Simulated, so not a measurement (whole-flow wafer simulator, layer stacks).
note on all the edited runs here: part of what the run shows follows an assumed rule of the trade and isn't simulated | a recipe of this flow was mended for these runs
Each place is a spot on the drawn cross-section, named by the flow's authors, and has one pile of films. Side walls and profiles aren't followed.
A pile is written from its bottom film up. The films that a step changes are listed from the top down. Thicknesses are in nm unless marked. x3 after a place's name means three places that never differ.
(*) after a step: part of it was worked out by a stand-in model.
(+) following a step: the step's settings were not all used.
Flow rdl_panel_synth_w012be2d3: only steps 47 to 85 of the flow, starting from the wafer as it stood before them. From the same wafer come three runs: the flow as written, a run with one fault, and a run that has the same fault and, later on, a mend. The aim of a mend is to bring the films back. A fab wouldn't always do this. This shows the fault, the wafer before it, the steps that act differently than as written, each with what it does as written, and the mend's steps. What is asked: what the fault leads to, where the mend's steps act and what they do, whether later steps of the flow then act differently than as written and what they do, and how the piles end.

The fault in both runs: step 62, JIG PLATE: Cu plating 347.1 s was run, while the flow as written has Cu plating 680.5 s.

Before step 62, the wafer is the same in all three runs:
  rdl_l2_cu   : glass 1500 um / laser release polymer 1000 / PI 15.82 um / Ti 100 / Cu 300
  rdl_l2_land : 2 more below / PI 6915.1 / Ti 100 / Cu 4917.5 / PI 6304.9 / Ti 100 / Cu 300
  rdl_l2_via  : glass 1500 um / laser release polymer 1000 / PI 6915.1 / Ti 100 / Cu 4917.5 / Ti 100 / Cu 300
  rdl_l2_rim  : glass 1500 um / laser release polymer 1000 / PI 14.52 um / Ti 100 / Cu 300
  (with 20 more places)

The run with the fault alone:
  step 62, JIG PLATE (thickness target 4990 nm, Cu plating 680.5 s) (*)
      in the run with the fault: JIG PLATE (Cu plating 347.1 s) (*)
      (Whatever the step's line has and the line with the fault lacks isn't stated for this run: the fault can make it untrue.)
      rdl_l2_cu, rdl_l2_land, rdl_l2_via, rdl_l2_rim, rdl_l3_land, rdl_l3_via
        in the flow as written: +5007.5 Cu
        in the run with the fault: +2554.2 Cu
  Later steps of the flow acting differently than as written:
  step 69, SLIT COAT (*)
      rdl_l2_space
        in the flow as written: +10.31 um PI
        in the run with the fault: +8377.2 PI
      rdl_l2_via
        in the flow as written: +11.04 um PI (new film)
        in the run with the fault: +9785.8 PI (new film)
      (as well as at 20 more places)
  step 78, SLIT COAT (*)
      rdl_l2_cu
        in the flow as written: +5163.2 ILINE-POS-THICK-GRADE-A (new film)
        in the run with the fault: +5004.8 ILINE-POS-THICK-GRADE-A (new film)
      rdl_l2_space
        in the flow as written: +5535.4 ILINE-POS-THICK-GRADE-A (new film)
        in the run with the fault: +5198.5 ILINE-POS-THICK-GRADE-A (new film)
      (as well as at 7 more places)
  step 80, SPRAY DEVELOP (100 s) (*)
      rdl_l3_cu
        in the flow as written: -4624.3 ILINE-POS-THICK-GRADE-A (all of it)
        in the run with the fault: -4442.2 ILINE-POS-THICK-GRADE-A (all of it)
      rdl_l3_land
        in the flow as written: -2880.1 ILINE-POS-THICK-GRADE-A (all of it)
        in the run with the fault: -3049.2 ILINE-POS-THICK-GRADE-A (all of it)
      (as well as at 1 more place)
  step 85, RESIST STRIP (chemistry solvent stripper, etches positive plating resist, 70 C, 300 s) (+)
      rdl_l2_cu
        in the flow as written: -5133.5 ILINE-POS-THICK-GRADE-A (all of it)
        in the run with the fault: -4975.1 ILINE-POS-THICK-GRADE-A (all of it)
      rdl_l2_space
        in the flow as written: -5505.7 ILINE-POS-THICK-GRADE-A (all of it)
        in the run with the fault: -5168.8 ILINE-POS-THICK-GRADE-A (all of it)
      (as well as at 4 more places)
  At field x7, far_pads_cu, rdl_l1_cu and 15 more, the piles at the end differ from the flow's by more than 2% or 0.5 nm, whichever is larger.
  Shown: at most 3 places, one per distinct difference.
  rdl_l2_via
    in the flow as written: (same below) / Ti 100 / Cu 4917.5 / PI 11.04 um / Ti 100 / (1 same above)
    in the run with the fault: (same below) / Ti 100 / Cu 2464.2 / PI 9785.8 / Ti 100 / (1 same above)
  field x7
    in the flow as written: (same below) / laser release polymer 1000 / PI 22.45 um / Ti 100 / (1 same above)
    in the run with the fault: (same below) / laser release polymer 1000 / PI 21.71 um / Ti 100 / (1 same above)
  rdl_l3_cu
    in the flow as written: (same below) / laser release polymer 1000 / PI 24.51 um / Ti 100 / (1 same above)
    in the run with the fault: (same below) / laser release polymer 1000 / PI 22.71 um / Ti 100 / (1 same above)

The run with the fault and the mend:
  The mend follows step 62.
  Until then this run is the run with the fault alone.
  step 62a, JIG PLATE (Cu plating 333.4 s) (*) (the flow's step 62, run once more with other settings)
      rdl_l2_cu, rdl_l2_land, rdl_l2_via, rdl_l2_rim, rdl_l3_land, rdl_l3_via
        +2453.4 Cu
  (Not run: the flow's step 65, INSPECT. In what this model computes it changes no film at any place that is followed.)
  None of the later steps of the flow acts differently than as written at any place that is followed.
  At every place that both follow, the piles at the end match the flow's.
